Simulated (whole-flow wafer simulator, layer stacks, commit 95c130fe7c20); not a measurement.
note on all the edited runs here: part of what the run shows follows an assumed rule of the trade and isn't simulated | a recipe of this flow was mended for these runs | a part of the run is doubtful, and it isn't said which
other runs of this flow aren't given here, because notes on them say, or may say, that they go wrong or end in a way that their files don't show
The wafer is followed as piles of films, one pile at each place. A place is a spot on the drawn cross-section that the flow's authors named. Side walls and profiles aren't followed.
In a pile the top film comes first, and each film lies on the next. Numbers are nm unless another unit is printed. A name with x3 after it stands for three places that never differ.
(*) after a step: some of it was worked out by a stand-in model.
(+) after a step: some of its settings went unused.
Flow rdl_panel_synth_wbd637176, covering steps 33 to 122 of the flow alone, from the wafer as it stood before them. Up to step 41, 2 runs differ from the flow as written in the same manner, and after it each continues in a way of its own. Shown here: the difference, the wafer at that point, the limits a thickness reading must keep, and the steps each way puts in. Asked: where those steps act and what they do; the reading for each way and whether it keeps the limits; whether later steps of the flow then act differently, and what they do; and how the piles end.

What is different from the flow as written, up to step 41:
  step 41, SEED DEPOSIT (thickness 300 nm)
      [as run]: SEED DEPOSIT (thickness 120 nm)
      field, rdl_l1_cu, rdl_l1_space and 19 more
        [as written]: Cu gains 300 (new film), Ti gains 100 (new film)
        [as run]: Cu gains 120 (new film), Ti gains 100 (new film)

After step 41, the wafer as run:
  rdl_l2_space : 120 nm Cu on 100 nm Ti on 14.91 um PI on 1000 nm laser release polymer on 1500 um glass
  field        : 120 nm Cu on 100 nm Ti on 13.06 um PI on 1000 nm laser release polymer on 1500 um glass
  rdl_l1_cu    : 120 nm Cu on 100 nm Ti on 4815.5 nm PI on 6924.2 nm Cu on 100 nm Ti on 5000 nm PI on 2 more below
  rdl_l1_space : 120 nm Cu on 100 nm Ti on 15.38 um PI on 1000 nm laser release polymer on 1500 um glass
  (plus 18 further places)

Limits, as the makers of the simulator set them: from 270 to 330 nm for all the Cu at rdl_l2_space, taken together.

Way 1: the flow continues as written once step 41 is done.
  After step 41, the reading is 120 nm, outside the limits.
  Steps further on in the flow that do not act as written (not shown: 6 more steps that differ only slightly, by at most 2% or 0.5 nm, whichever is larger):
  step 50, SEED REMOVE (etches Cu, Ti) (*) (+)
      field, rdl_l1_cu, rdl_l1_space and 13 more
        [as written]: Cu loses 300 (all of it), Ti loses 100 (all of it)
        [this way]: Cu loses 120 (all of it), Ti loses 100 (all of it)
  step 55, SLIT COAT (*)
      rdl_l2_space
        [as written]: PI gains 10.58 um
        [this way]: PI gains 10.44 um
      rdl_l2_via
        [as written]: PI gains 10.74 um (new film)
        [this way]: PI gains 10.72 um (new film)
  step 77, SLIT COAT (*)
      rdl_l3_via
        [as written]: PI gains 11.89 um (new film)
        [this way]: PI gains 11.91 um (new film)
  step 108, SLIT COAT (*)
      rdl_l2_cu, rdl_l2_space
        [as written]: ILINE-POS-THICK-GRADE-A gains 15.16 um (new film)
        [this way]: ILINE-POS-THICK-GRADE-A gains 15.15 um (new film)
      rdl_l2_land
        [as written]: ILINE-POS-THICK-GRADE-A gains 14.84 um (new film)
        [this way]: ILINE-POS-THICK-GRADE-A gains 14.85 um (new film)
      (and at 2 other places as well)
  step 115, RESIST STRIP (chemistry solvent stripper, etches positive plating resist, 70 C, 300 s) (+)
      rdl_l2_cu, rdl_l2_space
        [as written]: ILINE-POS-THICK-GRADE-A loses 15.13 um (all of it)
        [this way]: ILINE-POS-THICK-GRADE-A loses 15.12 um (all of it)
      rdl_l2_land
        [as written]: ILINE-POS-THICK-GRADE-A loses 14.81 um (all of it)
        [this way]: ILINE-POS-THICK-GRADE-A loses 14.82 um (all of it)
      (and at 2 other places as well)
  The piles end different from the flow's at rdl_l2_cu, rdl_l2_land, rdl_l2_via, rdl_l2_rim, rdl_l3_land, rdl_l3_via by more than 2% or 0.5 nm, whichever is larger.
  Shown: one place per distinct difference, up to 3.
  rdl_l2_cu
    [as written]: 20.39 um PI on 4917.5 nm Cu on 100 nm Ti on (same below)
    [this way]: 20.42 um PI on 4737.5 nm Cu on 100 nm Ti on (same below)
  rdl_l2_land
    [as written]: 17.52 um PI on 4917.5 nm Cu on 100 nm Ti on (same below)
    [this way]: 17.54 um PI on 4737.5 nm Cu on 100 nm Ti on (same below)
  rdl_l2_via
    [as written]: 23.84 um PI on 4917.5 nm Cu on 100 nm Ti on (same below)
    [this way]: 23.86 um PI on 4737.5 nm Cu on 100 nm Ti on (same below)

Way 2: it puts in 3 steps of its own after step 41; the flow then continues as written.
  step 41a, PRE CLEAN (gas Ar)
      does not change any film at any place that is followed
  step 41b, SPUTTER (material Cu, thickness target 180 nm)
      field, rdl_l1_cu, rdl_l1_space and 19 more
        Cu gains 180
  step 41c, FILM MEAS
      does not change any film at any place that is followed
  After step 41c, the reading is 300 nm, within the limits.
  Later steps of the flow that are run all act as written at every place that is followed.
  The piles end the same as the flow's at every place that both follow.

The limits are kept by: way 2. They are not kept by: way 1.
